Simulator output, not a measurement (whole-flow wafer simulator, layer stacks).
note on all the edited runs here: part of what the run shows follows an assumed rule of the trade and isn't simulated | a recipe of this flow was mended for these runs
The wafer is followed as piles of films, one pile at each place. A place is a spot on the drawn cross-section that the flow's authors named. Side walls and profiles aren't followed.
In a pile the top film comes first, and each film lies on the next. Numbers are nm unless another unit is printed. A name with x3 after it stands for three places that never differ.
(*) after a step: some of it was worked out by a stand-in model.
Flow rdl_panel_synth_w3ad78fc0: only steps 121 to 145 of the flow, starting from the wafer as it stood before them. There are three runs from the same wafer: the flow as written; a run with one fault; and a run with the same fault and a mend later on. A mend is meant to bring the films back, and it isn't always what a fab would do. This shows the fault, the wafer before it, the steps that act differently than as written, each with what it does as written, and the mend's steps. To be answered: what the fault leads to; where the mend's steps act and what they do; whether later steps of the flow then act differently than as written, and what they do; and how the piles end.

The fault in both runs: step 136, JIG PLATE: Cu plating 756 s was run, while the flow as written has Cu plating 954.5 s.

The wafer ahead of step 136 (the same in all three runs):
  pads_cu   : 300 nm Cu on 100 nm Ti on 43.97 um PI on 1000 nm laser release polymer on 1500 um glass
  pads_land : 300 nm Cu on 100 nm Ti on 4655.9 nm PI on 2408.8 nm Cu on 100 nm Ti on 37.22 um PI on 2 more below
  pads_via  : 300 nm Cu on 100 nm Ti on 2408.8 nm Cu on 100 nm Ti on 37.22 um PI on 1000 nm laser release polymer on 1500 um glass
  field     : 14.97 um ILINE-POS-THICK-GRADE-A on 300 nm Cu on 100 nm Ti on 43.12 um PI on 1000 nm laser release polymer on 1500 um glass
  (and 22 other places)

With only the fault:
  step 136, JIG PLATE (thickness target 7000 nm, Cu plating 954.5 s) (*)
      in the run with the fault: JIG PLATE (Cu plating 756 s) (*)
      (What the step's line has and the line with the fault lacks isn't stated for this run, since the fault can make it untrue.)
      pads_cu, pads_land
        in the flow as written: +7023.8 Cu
        in the run with the fault: +5563.1 Cu
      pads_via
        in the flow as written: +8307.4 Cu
        in the run with the fault: +5563.1 Cu
  Later steps of the flow that are run all act as written at every place that is followed.
  By the end, the piles at pads_cu, pads_land, pads_via depart from the flow's by more than 2% or 0.5 nm, whichever is larger.
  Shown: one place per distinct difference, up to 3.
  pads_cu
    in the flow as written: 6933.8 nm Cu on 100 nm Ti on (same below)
    in the run with the fault: 5473.1 nm Cu on 100 nm Ti on (same below)
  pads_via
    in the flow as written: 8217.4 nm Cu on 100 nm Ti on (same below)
    in the run with the fault: 5473.1 nm Cu on 100 nm Ti on (same below)

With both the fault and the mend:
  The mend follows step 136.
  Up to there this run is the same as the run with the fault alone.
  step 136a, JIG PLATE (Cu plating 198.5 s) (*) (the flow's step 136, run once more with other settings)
      pads_cu, pads_land, pads_via
        +1460.7 Cu
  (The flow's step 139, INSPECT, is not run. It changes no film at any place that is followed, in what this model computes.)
  Later steps of the flow that are run all act as written at every place that is followed.
  By the end, the piles at pads_via depart from the flow's by more than 2% or 0.5 nm, whichever is larger.
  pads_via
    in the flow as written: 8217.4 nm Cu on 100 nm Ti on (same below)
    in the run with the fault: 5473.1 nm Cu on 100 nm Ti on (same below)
    in the run with the mend: 6933.8 nm Cu on 100 nm Ti on (same below)
